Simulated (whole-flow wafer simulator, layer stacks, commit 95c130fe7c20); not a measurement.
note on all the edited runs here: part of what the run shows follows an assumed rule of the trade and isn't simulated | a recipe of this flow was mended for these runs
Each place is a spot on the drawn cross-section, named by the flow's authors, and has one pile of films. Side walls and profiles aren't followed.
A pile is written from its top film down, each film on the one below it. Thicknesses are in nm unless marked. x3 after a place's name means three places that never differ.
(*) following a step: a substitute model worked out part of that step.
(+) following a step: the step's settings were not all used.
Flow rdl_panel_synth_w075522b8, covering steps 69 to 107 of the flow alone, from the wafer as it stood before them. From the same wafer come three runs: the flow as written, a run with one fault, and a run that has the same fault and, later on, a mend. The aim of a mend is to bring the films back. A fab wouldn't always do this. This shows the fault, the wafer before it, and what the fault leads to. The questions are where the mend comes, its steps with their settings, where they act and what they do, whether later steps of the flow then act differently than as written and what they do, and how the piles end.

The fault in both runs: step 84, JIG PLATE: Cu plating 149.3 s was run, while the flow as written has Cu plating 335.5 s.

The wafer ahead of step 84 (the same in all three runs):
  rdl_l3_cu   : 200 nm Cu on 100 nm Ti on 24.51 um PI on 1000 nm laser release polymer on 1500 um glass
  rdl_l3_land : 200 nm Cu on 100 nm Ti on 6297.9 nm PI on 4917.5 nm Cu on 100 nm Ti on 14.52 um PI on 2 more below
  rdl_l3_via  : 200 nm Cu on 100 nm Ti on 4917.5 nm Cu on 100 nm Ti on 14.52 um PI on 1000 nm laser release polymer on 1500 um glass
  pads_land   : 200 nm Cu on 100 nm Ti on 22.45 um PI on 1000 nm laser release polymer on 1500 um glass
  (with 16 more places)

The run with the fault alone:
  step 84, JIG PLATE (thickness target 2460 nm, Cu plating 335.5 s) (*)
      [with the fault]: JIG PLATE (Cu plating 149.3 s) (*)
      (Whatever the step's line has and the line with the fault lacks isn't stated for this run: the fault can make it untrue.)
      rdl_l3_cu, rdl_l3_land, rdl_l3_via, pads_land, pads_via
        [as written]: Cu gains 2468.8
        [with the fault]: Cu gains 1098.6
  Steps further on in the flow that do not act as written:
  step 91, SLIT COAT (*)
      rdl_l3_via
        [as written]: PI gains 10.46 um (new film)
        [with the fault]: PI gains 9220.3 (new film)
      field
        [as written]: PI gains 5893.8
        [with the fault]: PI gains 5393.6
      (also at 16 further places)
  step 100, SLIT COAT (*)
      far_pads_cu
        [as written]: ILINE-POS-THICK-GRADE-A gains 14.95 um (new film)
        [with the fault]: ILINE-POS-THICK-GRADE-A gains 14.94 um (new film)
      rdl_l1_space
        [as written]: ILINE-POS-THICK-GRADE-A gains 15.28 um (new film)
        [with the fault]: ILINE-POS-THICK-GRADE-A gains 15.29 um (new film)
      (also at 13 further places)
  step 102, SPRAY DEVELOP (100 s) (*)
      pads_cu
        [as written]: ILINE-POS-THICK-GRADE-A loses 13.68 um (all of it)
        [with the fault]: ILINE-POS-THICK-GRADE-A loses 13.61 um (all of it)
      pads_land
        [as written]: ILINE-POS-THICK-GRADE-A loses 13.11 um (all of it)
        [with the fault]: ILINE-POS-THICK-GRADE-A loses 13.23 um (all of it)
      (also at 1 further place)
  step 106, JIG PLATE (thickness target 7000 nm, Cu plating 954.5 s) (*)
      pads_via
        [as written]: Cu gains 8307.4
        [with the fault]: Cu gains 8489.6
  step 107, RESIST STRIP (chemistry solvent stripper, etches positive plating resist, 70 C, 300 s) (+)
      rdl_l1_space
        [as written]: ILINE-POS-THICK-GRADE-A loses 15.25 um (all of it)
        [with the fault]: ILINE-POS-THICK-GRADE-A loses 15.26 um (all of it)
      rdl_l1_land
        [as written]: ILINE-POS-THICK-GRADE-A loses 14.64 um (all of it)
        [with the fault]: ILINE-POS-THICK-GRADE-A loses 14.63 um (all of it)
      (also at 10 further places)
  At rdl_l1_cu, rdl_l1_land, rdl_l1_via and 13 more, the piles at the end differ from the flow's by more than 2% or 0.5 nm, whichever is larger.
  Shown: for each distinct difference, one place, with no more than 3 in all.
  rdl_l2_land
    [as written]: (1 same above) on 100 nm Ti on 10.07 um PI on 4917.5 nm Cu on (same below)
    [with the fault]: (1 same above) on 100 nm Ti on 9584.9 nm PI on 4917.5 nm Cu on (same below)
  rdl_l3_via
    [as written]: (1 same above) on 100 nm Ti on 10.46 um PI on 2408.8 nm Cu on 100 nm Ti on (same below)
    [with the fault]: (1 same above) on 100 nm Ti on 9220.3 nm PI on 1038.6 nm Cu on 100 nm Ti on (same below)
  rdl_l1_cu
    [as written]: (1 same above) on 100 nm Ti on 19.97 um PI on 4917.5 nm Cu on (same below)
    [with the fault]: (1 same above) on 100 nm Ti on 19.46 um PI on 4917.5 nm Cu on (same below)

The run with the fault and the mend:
  After step 84 comes the mend.
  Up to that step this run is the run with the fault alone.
  step 84a, JIG PLATE (Cu plating 186.2 s) (*) (the flow's step 84 again, with other settings)
      rdl_l3_cu, rdl_l3_land, rdl_l3_via, pads_land, pads_via
        Cu gains 1370.2
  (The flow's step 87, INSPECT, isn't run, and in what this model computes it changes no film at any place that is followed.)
  None of the later steps of the flow acts differently than as written at any place that is followed.
  At every place that both follow, the piles at the end match the flow's.
